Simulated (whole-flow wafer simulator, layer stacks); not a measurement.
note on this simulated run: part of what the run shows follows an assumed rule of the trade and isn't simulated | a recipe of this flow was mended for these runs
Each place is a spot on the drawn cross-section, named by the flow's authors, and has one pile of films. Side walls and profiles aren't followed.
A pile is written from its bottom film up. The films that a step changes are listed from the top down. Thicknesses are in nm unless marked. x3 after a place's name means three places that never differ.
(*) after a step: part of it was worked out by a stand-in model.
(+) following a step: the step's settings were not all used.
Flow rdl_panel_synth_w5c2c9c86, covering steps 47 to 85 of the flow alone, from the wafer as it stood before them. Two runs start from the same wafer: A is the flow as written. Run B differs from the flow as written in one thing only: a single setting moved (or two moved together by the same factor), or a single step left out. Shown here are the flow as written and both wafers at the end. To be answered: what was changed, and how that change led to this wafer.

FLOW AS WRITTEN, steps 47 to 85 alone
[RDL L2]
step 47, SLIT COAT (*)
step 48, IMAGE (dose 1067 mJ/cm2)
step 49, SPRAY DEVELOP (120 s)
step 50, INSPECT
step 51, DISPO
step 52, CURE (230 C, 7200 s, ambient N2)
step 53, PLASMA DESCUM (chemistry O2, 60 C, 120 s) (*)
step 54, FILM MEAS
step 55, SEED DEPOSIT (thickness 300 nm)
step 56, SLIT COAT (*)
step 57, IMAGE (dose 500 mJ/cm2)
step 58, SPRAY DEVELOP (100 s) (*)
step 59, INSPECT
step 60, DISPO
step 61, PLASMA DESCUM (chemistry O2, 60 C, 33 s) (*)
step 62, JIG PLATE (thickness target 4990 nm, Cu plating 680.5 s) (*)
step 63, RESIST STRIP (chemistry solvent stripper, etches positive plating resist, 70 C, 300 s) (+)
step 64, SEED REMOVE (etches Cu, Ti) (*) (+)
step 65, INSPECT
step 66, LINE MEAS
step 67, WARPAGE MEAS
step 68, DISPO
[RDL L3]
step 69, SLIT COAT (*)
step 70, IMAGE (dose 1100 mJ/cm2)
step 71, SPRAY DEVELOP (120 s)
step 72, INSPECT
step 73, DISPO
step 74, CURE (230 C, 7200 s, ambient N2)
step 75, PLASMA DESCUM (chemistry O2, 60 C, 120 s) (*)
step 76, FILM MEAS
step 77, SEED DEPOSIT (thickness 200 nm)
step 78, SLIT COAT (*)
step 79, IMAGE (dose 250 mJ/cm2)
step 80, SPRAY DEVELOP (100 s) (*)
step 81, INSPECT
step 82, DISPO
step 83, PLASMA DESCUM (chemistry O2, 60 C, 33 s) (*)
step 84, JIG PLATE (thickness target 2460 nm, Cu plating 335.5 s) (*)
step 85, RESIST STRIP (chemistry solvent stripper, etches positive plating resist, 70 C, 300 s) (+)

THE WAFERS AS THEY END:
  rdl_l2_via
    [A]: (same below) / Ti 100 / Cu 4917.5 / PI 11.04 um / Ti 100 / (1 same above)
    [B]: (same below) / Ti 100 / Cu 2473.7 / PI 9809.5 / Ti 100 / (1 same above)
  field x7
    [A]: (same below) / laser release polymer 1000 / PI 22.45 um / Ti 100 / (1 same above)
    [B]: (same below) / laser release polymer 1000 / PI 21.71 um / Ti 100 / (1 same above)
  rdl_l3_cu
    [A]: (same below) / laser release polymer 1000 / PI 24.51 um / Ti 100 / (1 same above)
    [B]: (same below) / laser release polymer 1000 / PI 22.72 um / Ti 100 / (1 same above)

What caused this: step 62, JIG PLATE: Cu plating 348.4 s was run, though the flow has Cu plating 680.5 s.

The path from the change to this, step by step:
  step 62, JIG PLATE (thickness target 4990 nm, Cu plating 680.5 s) (*)
      rdl_l2_cu, rdl_l2_land, rdl_l2_via, rdl_l2_rim, rdl_l3_land, rdl_l3_via: A +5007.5 Cu | B +2563.7 Cu
  step 69, SLIT COAT (*)
      rdl_l2_space: A +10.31 um PI | B +8383.7 PI
      rdl_l2_via: A +11.04 um PI (new film) | B +9809.5 PI (new film)
      (and at 20 other places as well)
  step 78, SLIT COAT (*)
      rdl_l2_cu: A +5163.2 ILINE-POS-THICK-GRADE-A (new film) | B +5006.5 ILINE-POS-THICK-GRADE-A (new film)
      rdl_l2_space: A +5535.4 ILINE-POS-THICK-GRADE-A (new film) | B +5201 ILINE-POS-THICK-GRADE-A (new film)
      (and at 7 other places as well)
  step 80, SPRAY DEVELOP (100 s) (*)
      rdl_l3_cu: A -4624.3 ILINE-POS-THICK-GRADE-A (all of it) | B -4443.1 ILINE-POS-THICK-GRADE-A (all of it)
      rdl_l3_land: A -2880.1 ILINE-POS-THICK-GRADE-A (all of it) | B -3048.4 ILINE-POS-THICK-GRADE-A (all of it)
      (and at 1 other place as well)
  step 85, RESIST STRIP (chemistry solvent stripper, etches positive plating resist, 70 C, 300 s) (+)
      rdl_l2_cu: A -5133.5 ILINE-POS-THICK-GRADE-A (all of it) | B -4976.8 ILINE-POS-THICK-GRADE-A (all of it)
      rdl_l2_space: A -5505.7 ILINE-POS-THICK-GRADE-A (all of it) | B -5171.3 ILINE-POS-THICK-GRADE-A (all of it)
      (and at 4 other places as well)
